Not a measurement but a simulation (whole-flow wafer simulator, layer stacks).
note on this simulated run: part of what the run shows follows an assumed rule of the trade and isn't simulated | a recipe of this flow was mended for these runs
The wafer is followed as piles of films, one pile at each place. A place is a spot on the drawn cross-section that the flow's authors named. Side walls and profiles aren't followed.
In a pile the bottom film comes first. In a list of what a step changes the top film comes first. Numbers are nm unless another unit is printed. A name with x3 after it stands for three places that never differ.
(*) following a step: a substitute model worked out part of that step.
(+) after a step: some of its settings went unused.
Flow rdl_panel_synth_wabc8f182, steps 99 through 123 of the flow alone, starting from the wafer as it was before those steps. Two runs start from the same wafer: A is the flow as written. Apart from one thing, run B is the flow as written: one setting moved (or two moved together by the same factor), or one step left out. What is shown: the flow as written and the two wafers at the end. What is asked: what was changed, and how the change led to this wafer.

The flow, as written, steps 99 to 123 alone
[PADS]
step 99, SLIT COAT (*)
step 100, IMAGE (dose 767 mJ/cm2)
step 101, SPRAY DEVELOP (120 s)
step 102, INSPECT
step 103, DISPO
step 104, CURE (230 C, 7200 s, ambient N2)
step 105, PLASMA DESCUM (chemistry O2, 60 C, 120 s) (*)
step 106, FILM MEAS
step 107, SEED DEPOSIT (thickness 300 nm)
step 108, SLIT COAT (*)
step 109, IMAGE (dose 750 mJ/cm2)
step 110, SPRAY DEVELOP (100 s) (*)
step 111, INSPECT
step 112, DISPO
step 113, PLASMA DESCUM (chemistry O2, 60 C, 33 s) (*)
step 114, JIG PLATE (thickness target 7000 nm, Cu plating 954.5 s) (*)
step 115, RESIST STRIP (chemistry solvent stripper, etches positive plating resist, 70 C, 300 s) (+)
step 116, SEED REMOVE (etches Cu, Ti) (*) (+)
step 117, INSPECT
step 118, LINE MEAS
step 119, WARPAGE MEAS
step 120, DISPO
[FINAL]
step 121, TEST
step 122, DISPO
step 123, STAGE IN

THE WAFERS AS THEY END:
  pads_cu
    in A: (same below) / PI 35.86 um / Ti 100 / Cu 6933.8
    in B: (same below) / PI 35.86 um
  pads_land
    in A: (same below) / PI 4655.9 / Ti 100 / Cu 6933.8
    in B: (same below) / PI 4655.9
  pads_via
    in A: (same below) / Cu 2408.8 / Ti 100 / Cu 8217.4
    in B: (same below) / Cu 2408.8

Cause: step 114, JIG PLATE: thickness target 7000 nm, Cu plating 954.5 s (*), was omitted.

How this came from the change, step by step:
  step 116, SEED REMOVE (etches Cu, Ti) (*) (+)
      pads_cu, pads_land, pads_via: A Cu loses 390 | B Cu loses 300 (all of it), Ti loses 100 (all of it)
Taking metal films that touch as one body, pads_cu has 0 bodies; the flow as written gives 1 body.
Taking metal films that touch as one body, pads_land has 1 body; the flow as written gives 2 bodies (between them, from the top down: PI 4655.9).
